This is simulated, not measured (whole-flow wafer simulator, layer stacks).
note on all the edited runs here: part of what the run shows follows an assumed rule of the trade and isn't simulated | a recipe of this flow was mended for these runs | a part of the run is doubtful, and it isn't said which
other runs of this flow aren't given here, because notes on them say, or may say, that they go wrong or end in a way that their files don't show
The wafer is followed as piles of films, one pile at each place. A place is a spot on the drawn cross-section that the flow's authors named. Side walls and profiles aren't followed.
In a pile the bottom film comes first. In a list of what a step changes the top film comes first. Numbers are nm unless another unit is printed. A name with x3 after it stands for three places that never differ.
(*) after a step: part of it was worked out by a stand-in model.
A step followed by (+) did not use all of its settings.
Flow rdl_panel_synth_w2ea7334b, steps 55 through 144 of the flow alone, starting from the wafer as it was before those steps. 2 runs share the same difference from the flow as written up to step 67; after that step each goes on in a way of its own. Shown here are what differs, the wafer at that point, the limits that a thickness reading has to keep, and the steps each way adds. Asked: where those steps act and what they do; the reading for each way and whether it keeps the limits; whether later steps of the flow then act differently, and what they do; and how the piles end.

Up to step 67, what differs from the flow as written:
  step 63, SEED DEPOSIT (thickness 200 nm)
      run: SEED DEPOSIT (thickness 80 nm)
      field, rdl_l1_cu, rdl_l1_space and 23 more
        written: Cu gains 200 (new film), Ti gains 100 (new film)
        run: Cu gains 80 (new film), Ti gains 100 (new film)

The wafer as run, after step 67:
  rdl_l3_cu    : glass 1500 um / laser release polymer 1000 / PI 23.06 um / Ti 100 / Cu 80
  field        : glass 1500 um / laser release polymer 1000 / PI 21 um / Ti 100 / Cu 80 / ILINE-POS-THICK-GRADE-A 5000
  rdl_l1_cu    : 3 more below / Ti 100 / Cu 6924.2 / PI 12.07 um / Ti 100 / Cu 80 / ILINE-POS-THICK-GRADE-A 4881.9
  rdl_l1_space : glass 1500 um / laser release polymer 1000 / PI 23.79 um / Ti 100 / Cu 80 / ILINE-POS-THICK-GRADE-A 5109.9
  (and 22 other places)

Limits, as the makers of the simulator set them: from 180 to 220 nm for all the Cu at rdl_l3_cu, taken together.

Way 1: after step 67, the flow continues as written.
  Reading after step 67: 80 nm, not within the limits.
  Steps later in the flow that act otherwise than as written (6 more steps, not shown, differ only slightly: by at most 2% or 0.5 nm, whichever is larger):
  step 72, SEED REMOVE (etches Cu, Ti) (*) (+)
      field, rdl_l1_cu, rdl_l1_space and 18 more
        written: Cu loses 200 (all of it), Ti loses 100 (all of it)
        way: Cu loses 80 (all of it), Ti loses 100 (all of it)
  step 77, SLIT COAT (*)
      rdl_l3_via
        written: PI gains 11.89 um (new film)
        way: PI gains 11.88 um (new film)
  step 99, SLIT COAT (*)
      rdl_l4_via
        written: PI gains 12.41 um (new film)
        way: PI gains 12.42 um (new film)
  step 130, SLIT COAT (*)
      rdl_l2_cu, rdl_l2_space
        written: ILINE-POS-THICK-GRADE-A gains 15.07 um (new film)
        way: ILINE-POS-THICK-GRADE-A gains 15.08 um (new film)
  At rdl_l3_cu, rdl_l3_land, rdl_l3_via, rdl_l4_land, rdl_l4_via, the piles at the end differ from the flow's by more than 2% or 0.5 nm, whichever is larger.
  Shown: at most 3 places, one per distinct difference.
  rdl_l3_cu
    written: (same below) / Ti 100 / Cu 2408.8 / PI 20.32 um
    way: (same below) / Ti 100 / Cu 2288.8 / PI 20.33 um
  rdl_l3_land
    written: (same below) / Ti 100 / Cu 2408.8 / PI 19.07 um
    way: (same below) / Ti 100 / Cu 2288.8 / PI 19.08 um
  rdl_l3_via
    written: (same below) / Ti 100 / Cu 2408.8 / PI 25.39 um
    way: (same below) / Ti 100 / Cu 2288.8 / PI 25.39 um

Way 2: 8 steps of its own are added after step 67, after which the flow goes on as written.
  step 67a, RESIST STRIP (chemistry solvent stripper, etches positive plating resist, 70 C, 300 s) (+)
      field, rdl_l4_cu, rdl_l4_space and 8 more
        ILINE-POS-THICK-GRADE-A loses 5000 (all of it)
      rdl_l1_cu
        ILINE-POS-THICK-GRADE-A loses 4881.9 (all of it)
      rdl_l1_space
        ILINE-POS-THICK-GRADE-A loses 5109.9 (all of it)
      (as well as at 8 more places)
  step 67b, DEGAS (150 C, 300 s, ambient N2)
      does not change any film at any place that is followed
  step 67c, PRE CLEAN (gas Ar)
      does not change any film at any place that is followed
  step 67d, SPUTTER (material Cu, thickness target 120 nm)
      field, rdl_l1_cu, rdl_l1_space and 23 more
        Cu gains 120
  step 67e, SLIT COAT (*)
      field, rdl_l4_cu, rdl_l4_space and 10 more
        ILINE-POS-THICK-GRADE-A gains 5000 (new film)
      rdl_l3_cu, rdl_l3_space
        ILINE-POS-THICK-GRADE-A gains 4624.3 (new film)
      rdl_l1_cu
        ILINE-POS-THICK-GRADE-A gains 4881.9 (new film)
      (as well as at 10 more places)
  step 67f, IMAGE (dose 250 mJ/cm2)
      does not change any film at any place that is followed
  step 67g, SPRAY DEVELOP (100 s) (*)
      rdl_l4_land, rdl_l4_via
        ILINE-POS-THICK-GRADE-A loses 5000 (all of it)
      rdl_l3_cu
        ILINE-POS-THICK-GRADE-A loses 4624.3 (all of it)
      rdl_l3_land
        ILINE-POS-THICK-GRADE-A loses 2880.1 (all of it)
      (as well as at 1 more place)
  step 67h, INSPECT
      does not change any film at any place that is followed
  Reading after step 67h: 200 nm, inside the limits.
  Later steps of the flow that are run all act as written at every place that is followed.
  The piles end the same as the flow's at every place that both follow.

The limits are kept by: way 2. They are not kept by: way 1.
